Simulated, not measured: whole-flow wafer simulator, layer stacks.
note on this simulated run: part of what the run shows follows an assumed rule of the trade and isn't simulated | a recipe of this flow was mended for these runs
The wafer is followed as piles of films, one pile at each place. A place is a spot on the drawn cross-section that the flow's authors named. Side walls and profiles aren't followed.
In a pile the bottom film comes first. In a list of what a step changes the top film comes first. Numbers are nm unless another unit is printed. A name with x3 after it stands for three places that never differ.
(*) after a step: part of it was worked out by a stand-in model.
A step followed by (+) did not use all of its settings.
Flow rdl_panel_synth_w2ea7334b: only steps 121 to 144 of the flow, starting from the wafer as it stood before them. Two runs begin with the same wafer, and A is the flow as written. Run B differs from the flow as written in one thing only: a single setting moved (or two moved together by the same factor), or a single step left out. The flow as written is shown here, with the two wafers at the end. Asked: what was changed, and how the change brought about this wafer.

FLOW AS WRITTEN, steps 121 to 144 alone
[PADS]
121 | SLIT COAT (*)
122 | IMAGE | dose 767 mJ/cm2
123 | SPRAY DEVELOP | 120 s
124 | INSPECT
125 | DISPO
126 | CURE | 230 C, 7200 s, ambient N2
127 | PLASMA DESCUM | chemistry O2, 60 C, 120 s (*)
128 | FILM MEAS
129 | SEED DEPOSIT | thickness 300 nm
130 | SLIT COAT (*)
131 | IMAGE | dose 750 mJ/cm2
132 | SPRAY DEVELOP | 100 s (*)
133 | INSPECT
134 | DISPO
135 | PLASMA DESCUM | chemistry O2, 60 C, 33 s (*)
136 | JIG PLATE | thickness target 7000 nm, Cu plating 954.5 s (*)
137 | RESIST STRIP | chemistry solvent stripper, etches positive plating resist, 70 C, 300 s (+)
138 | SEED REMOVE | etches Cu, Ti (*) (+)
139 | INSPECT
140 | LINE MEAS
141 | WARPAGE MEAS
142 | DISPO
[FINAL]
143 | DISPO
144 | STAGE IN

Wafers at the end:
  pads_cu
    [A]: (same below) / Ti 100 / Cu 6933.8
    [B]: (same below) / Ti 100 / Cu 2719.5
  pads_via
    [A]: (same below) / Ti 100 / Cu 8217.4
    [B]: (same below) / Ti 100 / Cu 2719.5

Cause: step 136, JIG PLATE: Cu plating 381.8 s was run, though the flow has Cu plating 954.5 s.

The path from the change to this, step by step:
  136 | JIG PLATE | thickness target 7000 nm, Cu plating 954.5 s (*)
      pads_cu, pads_land: A Cu gains 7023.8 | B Cu gains 2809.5
      pads_via: A Cu gains 8307.4 | B Cu gains 2809.5
